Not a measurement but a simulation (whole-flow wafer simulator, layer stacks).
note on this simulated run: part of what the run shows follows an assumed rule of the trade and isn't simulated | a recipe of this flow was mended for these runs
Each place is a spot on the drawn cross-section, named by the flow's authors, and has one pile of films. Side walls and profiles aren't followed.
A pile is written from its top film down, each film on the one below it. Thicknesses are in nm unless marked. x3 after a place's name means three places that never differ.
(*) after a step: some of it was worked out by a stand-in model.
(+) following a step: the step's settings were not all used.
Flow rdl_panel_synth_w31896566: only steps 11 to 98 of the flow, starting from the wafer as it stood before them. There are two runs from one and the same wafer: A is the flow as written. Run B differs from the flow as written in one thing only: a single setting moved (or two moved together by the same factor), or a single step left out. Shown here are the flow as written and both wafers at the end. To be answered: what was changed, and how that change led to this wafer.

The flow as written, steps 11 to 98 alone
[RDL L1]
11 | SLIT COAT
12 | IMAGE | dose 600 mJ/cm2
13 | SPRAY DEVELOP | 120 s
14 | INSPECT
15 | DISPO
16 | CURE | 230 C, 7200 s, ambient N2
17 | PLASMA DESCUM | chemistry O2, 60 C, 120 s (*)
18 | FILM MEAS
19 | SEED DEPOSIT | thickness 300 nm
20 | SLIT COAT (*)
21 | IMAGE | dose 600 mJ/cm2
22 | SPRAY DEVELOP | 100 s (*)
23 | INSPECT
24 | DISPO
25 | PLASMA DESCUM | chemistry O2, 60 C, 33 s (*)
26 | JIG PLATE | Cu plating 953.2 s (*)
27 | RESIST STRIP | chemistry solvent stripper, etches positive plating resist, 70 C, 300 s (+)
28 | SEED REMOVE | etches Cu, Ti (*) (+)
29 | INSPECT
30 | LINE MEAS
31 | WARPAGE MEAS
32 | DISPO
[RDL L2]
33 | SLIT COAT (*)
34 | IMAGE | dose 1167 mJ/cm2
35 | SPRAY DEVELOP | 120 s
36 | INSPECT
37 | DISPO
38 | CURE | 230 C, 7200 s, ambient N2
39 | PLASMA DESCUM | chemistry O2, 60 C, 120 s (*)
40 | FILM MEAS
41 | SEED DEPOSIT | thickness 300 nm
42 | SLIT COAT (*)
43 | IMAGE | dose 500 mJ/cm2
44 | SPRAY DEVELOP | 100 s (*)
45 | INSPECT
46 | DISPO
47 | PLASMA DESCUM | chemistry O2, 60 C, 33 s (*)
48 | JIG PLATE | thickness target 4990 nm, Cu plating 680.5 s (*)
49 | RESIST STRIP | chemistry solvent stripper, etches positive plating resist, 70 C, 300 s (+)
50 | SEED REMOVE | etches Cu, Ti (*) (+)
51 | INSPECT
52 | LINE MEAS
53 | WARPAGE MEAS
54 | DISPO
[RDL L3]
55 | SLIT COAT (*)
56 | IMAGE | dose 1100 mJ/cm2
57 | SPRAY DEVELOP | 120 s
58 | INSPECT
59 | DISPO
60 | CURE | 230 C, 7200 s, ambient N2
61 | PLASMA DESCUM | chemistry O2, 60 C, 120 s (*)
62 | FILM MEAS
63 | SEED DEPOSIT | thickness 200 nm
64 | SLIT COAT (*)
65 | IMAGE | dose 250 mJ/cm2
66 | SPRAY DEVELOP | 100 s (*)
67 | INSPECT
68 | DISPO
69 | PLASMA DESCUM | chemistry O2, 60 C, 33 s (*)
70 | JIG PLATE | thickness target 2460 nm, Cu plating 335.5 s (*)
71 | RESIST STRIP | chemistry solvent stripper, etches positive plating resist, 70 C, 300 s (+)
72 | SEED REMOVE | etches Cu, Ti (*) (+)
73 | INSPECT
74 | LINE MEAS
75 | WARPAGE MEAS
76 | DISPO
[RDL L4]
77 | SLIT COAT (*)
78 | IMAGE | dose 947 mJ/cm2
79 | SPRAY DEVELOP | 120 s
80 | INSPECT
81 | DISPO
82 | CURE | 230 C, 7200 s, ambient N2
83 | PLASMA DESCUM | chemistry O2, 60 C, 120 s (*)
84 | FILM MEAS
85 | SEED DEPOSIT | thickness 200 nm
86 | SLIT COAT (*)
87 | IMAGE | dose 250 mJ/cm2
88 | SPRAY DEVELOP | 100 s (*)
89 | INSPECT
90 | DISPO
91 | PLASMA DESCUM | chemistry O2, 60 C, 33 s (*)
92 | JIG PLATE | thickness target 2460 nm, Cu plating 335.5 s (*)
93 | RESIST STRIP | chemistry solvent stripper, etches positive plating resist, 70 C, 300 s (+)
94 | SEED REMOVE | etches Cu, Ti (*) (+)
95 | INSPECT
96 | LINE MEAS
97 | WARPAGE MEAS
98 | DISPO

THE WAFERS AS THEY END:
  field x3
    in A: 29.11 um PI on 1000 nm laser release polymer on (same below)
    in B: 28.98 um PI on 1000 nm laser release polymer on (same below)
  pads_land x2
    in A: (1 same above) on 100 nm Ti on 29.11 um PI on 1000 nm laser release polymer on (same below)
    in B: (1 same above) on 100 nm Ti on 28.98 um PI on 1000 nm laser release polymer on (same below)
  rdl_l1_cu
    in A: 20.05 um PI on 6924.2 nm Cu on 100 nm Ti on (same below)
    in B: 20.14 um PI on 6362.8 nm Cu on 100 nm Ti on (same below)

The reason: step 26, JIG PLATE: Cu plating 876.9 s was run, though the flow has Cu plating 953.2 s.

The path from the change to this, step by step:
  26 | JIG PLATE | Cu plating 953.2 s (*)
      rdl_l1_cu, rdl_l1_via, rdl_l1_rim, rdl_l2_land, rdl_l2_via: A +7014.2 Cu | B +6452.8 Cu
  33 | SLIT COAT (*)
      rdl_l1_space: A +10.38 um PI | B +9995.9 PI
      rdl_l2_cu, rdl_l2_space: A +9908.1 PI | B +9623.1 PI
  42 | SLIT COAT (*)
      rdl_l2_cu, rdl_l2_space: A +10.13 um ILINE-POS-THICK-GRADE-A (new film) | B +10.06 um ILINE-POS-THICK-GRADE-A (new film)
      rdl_l1_space: A +10.52 um ILINE-POS-THICK-GRADE-A (new film) | B +10.45 um ILINE-POS-THICK-GRADE-A (new film)
      (as well as at 2 more places)
  44 | SPRAY DEVELOP | 100 s (*)
      rdl_l2_cu: A -10.13 um ILINE-POS-THICK-GRADE-A (all of it) | B -10.06 um ILINE-POS-THICK-GRADE-A (all of it)
      rdl_l2_via: A -12.5 um ILINE-POS-THICK-GRADE-A (all of it) | B -12.59 um ILINE-POS-THICK-GRADE-A (all of it)
  49 | RESIST STRIP | chemistry solvent stripper, etches positive plating resist, 70 C, 300 s (+)
      rdl_l1_space: A -10.49 um ILINE-POS-THICK-GRADE-A (all of it) | B -10.42 um ILINE-POS-THICK-GRADE-A (all of it)
      rdl_l1_via: A -10.05 um ILINE-POS-THICK-GRADE-A (all of it) | B -10.12 um ILINE-POS-THICK-GRADE-A (all of it)
      (as well as at 1 more place)
  55 | SLIT COAT (*)
      rdl_l2_space: A +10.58 um PI | B +10.51 um PI
      rdl_l2_via: A +10.74 um PI (new film) | B +10.82 um PI (new film)
